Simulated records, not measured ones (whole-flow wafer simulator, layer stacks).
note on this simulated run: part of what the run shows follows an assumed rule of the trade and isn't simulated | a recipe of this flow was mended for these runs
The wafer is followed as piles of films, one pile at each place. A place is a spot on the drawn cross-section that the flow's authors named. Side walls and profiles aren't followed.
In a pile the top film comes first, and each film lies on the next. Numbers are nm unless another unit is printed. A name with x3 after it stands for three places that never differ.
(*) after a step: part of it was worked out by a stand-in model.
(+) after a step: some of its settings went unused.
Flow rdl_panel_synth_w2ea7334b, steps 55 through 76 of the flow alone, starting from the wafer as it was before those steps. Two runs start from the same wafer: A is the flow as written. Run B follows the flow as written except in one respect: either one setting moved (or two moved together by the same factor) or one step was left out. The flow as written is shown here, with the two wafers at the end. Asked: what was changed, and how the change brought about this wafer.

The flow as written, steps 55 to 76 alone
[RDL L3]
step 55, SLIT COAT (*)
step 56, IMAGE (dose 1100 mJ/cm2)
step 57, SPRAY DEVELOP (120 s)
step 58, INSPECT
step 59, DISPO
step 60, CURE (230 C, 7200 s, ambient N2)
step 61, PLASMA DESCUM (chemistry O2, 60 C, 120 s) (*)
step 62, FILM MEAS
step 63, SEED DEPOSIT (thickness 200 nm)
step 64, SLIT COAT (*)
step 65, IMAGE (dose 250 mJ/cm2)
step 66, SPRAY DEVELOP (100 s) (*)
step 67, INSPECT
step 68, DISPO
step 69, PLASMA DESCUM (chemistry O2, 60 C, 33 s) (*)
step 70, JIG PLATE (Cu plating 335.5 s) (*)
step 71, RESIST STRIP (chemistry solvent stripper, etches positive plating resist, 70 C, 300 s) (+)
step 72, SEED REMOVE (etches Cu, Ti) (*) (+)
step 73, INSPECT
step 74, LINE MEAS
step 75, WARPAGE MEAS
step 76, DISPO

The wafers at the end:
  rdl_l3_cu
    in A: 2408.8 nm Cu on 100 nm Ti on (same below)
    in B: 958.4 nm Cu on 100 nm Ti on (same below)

The reason: step 70, JIG PLATE: Cu plating 138.4 s was run, whereas the flow has Cu plating 335.5 s.

The path from the change to this, step by step:
  step 70, JIG PLATE (Cu plating 335.5 s) (*)
      rdl_l3_cu, rdl_l3_land, rdl_l3_via, rdl_l4_land x2: A Cu gains 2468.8 | B Cu gains 1018.4
